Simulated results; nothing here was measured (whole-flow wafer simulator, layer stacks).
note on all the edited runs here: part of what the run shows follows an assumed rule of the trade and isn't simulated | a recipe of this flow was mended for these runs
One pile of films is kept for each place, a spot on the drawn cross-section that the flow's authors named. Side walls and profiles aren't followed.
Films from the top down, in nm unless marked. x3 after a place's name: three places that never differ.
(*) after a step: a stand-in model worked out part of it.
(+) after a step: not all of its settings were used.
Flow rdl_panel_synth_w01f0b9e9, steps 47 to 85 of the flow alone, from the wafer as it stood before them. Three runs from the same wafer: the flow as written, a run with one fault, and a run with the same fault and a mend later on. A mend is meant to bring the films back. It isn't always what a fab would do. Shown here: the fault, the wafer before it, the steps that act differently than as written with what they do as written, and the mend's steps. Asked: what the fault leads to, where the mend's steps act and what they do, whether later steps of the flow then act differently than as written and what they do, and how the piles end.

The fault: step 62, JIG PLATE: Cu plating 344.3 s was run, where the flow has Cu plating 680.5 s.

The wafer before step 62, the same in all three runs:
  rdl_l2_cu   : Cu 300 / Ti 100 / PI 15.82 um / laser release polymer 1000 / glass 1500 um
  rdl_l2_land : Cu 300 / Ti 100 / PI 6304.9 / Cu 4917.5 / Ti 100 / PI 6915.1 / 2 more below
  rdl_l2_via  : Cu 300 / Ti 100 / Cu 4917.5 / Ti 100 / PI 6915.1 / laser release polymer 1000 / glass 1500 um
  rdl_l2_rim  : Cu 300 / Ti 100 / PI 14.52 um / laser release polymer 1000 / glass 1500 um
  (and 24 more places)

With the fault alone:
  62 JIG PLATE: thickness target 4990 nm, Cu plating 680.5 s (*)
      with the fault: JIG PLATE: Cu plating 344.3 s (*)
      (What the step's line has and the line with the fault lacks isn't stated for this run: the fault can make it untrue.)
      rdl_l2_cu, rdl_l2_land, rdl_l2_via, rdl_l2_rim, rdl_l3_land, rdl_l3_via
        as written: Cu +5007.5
        with the fault: Cu +2533.6
  Later steps of the flow that act differently than as written:
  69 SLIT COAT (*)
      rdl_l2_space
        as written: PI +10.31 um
        with the fault: PI +8363.2
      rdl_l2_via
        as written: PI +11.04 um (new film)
        with the fault: PI +9784.1 (new film)
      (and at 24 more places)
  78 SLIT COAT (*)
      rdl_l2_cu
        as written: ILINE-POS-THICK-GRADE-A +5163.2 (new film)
        with the fault: ILINE-POS-THICK-GRADE-A +5004.6 (new film)
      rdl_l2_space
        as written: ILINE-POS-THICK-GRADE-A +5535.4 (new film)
        with the fault: ILINE-POS-THICK-GRADE-A +5196.8 (new film)
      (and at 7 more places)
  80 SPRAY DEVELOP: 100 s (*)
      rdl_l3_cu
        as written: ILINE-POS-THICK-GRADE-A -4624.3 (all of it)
        with the fault: ILINE-POS-THICK-GRADE-A -4440.5 (all of it)
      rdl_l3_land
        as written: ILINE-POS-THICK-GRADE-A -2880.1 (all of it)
        with the fault: ILINE-POS-THICK-GRADE-A -3050.8 (all of it)
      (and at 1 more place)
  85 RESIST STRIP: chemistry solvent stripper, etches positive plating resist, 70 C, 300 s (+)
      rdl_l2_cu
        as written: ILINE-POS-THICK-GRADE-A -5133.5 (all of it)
        with the fault: ILINE-POS-THICK-GRADE-A -4974.9 (all of it)
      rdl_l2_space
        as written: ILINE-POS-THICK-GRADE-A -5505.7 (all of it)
        with the fault: ILINE-POS-THICK-GRADE-A -5167.1 (all of it)
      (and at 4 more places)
  At the end the piles differ from the flow's by more than 2% or 0.5 nm, whichever is larger, at field x11, far_pads_cu, rdl_l1_cu and 15 more.
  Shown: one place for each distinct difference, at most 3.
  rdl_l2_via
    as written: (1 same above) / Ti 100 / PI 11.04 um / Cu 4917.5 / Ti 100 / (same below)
    with the fault: (1 same above) / Ti 100 / PI 9784.1 / Cu 2443.6 / Ti 100 / (same below)
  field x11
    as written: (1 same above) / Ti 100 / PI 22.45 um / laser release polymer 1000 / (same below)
    with the fault: (1 same above) / Ti 100 / PI 21.71 um / laser release polymer 1000 / (same below)
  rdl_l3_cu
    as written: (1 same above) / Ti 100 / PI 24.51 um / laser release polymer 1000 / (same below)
    with the fault: (1 same above) / Ti 100 / PI 22.7 um / laser release polymer 1000 / (same below)

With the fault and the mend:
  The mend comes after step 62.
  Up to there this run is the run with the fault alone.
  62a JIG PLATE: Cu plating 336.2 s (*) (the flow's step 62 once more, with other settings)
      rdl_l2_cu, rdl_l2_land, rdl_l2_via, rdl_l2_rim, rdl_l3_land, rdl_l3_via
        Cu +2474
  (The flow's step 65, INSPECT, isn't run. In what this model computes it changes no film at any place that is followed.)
  No later step of the flow acts differently than as written at any place that is followed.
  At the end the piles are the same as the flow's at every place that both follow.
